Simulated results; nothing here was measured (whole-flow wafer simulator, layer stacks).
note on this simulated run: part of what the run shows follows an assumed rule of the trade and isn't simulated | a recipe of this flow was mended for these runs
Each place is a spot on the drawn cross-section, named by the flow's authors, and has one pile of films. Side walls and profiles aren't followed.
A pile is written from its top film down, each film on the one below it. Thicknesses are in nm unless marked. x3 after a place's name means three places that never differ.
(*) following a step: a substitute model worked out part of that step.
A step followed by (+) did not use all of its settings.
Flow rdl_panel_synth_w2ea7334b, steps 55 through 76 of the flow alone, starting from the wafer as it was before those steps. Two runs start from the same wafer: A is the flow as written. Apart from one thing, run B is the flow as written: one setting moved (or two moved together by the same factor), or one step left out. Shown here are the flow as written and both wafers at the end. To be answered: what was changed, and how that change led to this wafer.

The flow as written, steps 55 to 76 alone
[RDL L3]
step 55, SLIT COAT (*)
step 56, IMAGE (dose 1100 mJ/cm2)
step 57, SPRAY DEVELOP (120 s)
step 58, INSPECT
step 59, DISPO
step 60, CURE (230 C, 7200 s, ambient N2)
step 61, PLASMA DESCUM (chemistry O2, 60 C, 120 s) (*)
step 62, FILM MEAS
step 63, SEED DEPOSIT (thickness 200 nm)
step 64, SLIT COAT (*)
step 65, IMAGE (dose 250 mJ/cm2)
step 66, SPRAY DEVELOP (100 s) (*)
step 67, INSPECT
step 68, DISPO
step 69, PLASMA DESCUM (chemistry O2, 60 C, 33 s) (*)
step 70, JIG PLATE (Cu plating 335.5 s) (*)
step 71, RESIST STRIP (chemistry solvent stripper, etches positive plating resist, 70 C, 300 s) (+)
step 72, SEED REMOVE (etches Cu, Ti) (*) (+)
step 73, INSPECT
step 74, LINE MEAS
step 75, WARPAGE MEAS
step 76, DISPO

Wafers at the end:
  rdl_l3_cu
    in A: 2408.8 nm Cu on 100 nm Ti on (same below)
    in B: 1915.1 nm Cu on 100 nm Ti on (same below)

Cause: step 70, JIG PLATE: Cu plating 268.4 s was run, though the flow has Cu plating 335.5 s.

How this came from the change, step by step:
  step 70, JIG PLATE (Cu plating 335.5 s) (*)
      rdl_l3_cu, rdl_l3_land, rdl_l3_via, rdl_l4_land x2: A +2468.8 Cu | B +1975.1 Cu
